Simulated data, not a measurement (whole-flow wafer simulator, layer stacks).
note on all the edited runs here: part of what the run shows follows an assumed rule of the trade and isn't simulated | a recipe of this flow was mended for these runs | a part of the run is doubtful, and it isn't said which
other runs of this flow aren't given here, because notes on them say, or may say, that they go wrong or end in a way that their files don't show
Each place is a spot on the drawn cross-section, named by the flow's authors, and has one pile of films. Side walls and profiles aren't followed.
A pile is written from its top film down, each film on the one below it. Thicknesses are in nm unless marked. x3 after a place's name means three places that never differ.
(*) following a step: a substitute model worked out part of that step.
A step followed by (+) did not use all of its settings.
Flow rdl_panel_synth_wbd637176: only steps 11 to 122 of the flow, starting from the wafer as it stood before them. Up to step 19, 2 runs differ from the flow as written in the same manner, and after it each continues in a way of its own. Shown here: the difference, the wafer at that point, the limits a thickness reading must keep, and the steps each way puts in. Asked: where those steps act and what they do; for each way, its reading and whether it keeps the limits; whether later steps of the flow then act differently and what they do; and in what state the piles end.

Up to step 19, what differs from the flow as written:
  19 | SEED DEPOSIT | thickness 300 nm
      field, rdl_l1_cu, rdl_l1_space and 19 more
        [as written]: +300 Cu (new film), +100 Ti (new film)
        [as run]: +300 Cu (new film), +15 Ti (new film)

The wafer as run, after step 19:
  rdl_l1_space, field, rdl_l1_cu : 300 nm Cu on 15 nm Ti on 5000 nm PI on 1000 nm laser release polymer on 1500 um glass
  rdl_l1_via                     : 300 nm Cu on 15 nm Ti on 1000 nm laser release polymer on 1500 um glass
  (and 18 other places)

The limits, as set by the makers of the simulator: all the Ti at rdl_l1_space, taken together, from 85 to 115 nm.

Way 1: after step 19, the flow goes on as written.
  After step 19, the reading is 15 nm, outside the limits.
  Steps further on in the flow that do not act as written (not shown: 6 more steps that differ only slightly, by at most 2% or 0.5 nm, whichever is larger):
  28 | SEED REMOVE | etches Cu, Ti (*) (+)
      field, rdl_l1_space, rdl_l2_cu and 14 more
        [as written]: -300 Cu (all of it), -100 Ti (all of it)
        [this way]: -300 Cu (all of it), -15 Ti (all of it)
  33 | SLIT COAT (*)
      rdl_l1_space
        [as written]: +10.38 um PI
        [this way]: +10.32 um PI
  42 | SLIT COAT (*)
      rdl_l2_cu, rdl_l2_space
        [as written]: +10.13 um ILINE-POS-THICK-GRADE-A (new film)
        [this way]: +10.12 um ILINE-POS-THICK-GRADE-A (new film)
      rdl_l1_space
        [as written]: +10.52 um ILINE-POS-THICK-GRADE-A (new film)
        [this way]: +10.51 um ILINE-POS-THICK-GRADE-A (new film)
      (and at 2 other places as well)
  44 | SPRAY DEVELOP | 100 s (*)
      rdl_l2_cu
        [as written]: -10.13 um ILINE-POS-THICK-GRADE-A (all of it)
        [this way]: -10.12 um ILINE-POS-THICK-GRADE-A (all of it)
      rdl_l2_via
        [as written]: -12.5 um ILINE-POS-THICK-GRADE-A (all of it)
        [this way]: -12.52 um ILINE-POS-THICK-GRADE-A (all of it)
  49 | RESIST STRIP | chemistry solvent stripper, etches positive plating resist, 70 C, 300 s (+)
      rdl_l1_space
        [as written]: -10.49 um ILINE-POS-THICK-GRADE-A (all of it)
        [this way]: -10.48 um ILINE-POS-THICK-GRADE-A (all of it)
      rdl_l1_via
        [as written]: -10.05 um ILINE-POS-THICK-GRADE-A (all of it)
        [this way]: -10.06 um ILINE-POS-THICK-GRADE-A (all of it)
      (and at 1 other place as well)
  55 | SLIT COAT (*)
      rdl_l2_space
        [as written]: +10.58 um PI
        [this way]: +10.57 um PI
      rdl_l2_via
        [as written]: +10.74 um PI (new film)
        [this way]: +10.75 um PI (new film)
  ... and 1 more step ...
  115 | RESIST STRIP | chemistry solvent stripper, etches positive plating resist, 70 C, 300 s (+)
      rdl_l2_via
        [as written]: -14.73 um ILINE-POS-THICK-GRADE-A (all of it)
        [this way]: -14.74 um ILINE-POS-THICK-GRADE-A (all of it)
  By the end, the piles at rdl_l1_cu, rdl_l1_via, rdl_l1_rim, rdl_l2_land, rdl_l2_via depart from the flow's by more than 2% or 0.5 nm, whichever is larger.
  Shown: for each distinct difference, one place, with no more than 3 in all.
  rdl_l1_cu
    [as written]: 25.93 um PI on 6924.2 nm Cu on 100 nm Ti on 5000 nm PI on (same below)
    [this way]: 25.94 um PI on 6924.2 nm Cu on 15 nm Ti on 5000 nm PI on (same below)
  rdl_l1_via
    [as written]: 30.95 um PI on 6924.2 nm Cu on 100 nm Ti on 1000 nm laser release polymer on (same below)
    [this way]: 30.96 um PI on 6924.2 nm Cu on 15 nm Ti on 1000 nm laser release polymer on (same below)
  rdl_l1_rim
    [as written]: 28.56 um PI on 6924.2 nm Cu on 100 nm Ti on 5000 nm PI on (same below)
    [this way]: 28.59 um PI on 6924.2 nm Cu on 15 nm Ti on 5000 nm PI on (same below)

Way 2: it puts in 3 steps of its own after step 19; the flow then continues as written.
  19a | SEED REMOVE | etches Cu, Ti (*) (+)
      field, rdl_l1_cu, rdl_l1_space and 19 more
        -300 Cu (all of it), -15 Ti (all of it)
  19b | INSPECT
      alters no film at any place that is followed
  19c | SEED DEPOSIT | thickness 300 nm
      field, rdl_l1_cu, rdl_l1_space and 19 more
        +300 Cu (new film), +100 Ti (new film)
  After step 19c, the reading is 100 nm, within the limits.
  None of the later steps of the flow acts differently than as written at any place that is followed.
  The piles end the same as the flow's at every place that both follow.

Keeping within the limits: way 2. Outside them: way 1.
